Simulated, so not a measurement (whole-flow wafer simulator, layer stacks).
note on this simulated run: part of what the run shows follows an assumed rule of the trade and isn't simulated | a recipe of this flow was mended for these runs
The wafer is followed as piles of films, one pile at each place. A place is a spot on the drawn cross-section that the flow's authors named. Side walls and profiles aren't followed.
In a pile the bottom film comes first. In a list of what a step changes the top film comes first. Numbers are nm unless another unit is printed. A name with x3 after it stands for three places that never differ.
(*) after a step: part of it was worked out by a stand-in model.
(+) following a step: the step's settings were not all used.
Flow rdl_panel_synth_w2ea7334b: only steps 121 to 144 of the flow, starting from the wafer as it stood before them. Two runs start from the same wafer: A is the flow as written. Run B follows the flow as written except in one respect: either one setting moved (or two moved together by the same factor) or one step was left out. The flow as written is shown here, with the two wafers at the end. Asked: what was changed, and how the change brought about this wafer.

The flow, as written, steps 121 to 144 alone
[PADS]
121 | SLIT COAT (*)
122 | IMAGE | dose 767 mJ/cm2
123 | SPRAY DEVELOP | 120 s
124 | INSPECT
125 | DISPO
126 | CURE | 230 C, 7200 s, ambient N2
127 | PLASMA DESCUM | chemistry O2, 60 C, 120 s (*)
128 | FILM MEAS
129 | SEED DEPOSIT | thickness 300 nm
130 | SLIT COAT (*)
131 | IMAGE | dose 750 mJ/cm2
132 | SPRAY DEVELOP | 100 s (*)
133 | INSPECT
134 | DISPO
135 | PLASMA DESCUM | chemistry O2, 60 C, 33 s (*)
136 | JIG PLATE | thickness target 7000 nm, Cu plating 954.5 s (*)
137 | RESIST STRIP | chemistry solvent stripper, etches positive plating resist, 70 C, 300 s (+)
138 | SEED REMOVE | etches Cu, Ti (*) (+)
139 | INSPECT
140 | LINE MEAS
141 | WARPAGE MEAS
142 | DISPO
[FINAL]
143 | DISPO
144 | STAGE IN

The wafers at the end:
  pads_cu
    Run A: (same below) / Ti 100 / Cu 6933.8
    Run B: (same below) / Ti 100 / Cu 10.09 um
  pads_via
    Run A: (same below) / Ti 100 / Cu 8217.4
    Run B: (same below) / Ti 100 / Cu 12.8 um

Cause: step 136, JIG PLATE: Cu plating 1384 s was run, though the flow has Cu plating 954.5 s.

The path from the change to this, step by step:
  136 | JIG PLATE | thickness target 7000 nm, Cu plating 954.5 s (*)
      pads_cu, pads_land: A Cu gains 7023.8 | B Cu gains 10.18 um
      pads_via: A Cu gains 8307.4 | B Cu gains 12.89 um
